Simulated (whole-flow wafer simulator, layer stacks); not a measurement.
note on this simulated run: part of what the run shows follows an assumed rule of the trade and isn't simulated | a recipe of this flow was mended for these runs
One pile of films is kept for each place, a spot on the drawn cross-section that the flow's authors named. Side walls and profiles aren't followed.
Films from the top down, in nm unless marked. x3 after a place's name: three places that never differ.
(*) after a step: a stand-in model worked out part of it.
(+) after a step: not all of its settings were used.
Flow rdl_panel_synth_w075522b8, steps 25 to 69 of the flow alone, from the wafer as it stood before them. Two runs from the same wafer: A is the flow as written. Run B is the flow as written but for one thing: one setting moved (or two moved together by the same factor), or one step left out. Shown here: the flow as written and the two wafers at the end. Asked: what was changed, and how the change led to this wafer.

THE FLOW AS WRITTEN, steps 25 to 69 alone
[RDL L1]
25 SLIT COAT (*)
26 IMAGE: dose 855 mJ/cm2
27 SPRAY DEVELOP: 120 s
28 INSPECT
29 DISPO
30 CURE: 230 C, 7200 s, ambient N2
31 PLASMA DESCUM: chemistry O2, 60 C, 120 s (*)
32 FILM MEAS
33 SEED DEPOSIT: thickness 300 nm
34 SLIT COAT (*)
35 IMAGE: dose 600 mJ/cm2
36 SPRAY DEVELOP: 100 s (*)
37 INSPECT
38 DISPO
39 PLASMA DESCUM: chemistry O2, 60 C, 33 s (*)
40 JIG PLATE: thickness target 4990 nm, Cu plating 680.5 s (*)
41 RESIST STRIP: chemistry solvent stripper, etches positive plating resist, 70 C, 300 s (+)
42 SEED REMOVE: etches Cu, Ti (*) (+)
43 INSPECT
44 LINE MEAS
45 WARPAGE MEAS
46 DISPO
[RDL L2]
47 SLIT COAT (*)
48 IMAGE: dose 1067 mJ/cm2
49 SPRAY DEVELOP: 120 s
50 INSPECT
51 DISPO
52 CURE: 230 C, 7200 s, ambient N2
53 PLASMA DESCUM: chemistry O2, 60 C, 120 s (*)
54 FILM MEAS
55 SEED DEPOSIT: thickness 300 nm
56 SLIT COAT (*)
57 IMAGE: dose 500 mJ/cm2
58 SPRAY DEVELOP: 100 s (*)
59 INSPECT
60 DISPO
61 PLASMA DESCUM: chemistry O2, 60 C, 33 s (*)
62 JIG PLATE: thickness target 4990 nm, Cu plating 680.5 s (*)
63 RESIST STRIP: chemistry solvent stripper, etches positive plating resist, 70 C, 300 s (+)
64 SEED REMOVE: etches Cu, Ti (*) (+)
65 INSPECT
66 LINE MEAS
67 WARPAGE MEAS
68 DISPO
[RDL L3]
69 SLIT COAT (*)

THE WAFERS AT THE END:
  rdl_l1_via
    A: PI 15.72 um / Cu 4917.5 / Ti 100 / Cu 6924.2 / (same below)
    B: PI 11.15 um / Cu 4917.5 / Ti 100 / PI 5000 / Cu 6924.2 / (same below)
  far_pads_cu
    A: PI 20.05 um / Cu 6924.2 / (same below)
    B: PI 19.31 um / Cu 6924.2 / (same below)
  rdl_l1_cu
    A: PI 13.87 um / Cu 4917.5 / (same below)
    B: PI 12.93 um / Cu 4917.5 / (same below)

The cause: step 27, SPRAY DEVELOP: 120 s, was left out.

How the change led to this, step by step:
  34 SLIT COAT (*)
      rdl_l1_land: A ILINE-POS-THICK-GRADE-A +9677 (new film) | B ILINE-POS-THICK-GRADE-A +10.68 um (new film)
      far_pads_cu: A ILINE-POS-THICK-GRADE-A +10.3 um (new film) | B ILINE-POS-THICK-GRADE-A +10.7 um (new film)
      (and at 3 more places)
  36 SPRAY DEVELOP: 100 s (*)
      rdl_l1_land: A ILINE-POS-THICK-GRADE-A -9677 (all of it) | B ILINE-POS-THICK-GRADE-A -10.68 um (all of it)
      rdl_l1_cu: A ILINE-POS-THICK-GRADE-A -12.38 um (all of it) | B ILINE-POS-THICK-GRADE-A -12.6 um (all of it)
      (and at 1 more place)
  41 RESIST STRIP: chemistry solvent stripper, etches positive plating resist, 70 C, 300 s (+)
      far_pads_cu: A ILINE-POS-THICK-GRADE-A -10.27 um (all of it) | B ILINE-POS-THICK-GRADE-A -10.67 um (all of it)
      rdl_l1_space: A ILINE-POS-THICK-GRADE-A -12.36 um (all of it) | B ILINE-POS-THICK-GRADE-A -12.55 um (all of it)
  47 SLIT COAT (*)
      far_pads_cu: A PI +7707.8 | B PI +6784.8
      rdl_l1_cu: A PI +5962.6 (new film) | B PI +4824.9 (new film)
      (and at 3 more places)
  56 SLIT COAT (*)
      far_pads_cu: A ILINE-POS-THICK-GRADE-A +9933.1 (new film) | B ILINE-POS-THICK-GRADE-A +10.14 um (new film)
      rdl_l1_cu: A ILINE-POS-THICK-GRADE-A +10.04 um (new film) | B ILINE-POS-THICK-GRADE-A +10.28 um (new film)
      (and at 3 more places)
  63 RESIST STRIP: chemistry solvent stripper, etches positive plating resist, 70 C, 300 s (+)
      far_pads_cu: A ILINE-POS-THICK-GRADE-A -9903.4 (all of it) | B ILINE-POS-THICK-GRADE-A -10.11 um (all of it)
      rdl_l1_cu: A ILINE-POS-THICK-GRADE-A -10.01 um (all of it) | B ILINE-POS-THICK-GRADE-A -10.25 um (all of it)
      (and at 3 more places)
  69 SLIT COAT (*)
      far_pads_cu: A PI +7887 | B PI +8072.1
      rdl_l1_cu: A PI +7912.4 | B PI +8104.4
      (and at 3 more places)
Counting metal films that touch as one body, rdl_l1_via has 2 bodies (between them, from the top down: PI 5000); the flow as written gives 1 body.
